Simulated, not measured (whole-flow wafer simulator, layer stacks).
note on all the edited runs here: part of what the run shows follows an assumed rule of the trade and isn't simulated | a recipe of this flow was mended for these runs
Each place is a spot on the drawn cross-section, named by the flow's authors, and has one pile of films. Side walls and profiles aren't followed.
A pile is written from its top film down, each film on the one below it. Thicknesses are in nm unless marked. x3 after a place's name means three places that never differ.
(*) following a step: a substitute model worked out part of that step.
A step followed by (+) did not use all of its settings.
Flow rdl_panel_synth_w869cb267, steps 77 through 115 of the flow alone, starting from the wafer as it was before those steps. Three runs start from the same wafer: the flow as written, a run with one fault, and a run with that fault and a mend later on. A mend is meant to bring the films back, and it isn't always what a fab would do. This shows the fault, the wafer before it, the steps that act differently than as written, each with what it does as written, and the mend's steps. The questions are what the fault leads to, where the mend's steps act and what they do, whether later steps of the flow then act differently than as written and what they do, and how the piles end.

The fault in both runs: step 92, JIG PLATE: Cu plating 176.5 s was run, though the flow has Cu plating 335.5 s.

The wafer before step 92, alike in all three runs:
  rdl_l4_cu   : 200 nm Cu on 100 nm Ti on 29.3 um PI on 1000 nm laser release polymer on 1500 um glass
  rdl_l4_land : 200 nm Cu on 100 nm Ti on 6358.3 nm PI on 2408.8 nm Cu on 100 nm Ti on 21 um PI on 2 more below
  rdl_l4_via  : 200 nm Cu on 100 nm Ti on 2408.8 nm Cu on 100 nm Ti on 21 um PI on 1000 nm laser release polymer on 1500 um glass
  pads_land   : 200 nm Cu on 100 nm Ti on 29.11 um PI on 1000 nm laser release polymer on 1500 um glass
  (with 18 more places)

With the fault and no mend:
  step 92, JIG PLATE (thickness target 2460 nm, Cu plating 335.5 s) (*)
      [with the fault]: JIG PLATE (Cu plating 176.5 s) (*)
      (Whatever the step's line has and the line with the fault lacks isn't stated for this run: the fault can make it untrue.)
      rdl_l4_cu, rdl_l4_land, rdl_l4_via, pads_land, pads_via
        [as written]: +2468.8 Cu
        [with the fault]: +1298.8 Cu
  Steps later in the flow that act otherwise than as written:
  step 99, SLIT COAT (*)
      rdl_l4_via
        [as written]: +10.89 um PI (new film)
        [with the fault]: +9637.2 PI (new film)
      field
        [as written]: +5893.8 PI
        [with the fault]: +5464.8 PI
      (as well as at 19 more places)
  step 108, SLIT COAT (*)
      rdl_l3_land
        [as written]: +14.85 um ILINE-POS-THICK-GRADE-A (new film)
        [with the fault]: +14.84 um ILINE-POS-THICK-GRADE-A (new film)
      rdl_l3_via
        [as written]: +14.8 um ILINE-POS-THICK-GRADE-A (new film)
        [with the fault]: +14.79 um ILINE-POS-THICK-GRADE-A (new film)
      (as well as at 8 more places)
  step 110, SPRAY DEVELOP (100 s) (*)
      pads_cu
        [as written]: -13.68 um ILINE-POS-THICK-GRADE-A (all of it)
        [with the fault]: -13.62 um ILINE-POS-THICK-GRADE-A (all of it)
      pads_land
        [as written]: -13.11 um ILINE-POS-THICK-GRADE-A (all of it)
        [with the fault]: -13.21 um ILINE-POS-THICK-GRADE-A (all of it)
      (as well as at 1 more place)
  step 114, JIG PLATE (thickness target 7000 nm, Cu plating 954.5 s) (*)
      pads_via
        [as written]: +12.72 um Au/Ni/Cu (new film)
        [with the fault]: +12.87 um Au/Ni/Cu (new film)
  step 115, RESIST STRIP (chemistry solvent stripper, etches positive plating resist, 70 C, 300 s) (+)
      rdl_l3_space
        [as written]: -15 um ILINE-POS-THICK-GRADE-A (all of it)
        [with the fault]: -15.01 um ILINE-POS-THICK-GRADE-A (all of it)
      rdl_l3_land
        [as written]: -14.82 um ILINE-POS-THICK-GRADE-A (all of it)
        [with the fault]: -14.81 um ILINE-POS-THICK-GRADE-A (all of it)
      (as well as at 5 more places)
  By the end, the piles at rdl_l2_cu, rdl_l2_land, rdl_l3_cu and 10 more depart from the flow's by more than 2% or 0.5 nm, whichever is larger.
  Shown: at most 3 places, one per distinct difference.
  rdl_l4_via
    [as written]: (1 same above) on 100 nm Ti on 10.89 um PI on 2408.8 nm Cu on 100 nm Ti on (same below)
    [with the fault]: (1 same above) on 100 nm Ti on 9637.2 nm PI on 1238.8 nm Cu on 100 nm Ti on (same below)
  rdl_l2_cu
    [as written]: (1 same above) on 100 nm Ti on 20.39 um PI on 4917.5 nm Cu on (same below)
    [with the fault]: (1 same above) on 100 nm Ti on 19.96 um PI on 4917.5 nm Cu on (same below)
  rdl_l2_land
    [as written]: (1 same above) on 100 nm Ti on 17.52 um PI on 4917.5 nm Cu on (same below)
    [with the fault]: (1 same above) on 100 nm Ti on 17.1 um PI on 4917.5 nm Cu on (same below)

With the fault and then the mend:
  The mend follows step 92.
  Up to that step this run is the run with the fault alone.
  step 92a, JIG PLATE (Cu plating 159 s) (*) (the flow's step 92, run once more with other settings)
      rdl_l4_cu, rdl_l4_land, rdl_l4_via, pads_land, pads_via
        +1170 Cu
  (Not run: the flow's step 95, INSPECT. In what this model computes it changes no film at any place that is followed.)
  Later steps of the flow that are run all act as written at every place that is followed.
  The piles end the same as the flow's at every place that both follow.
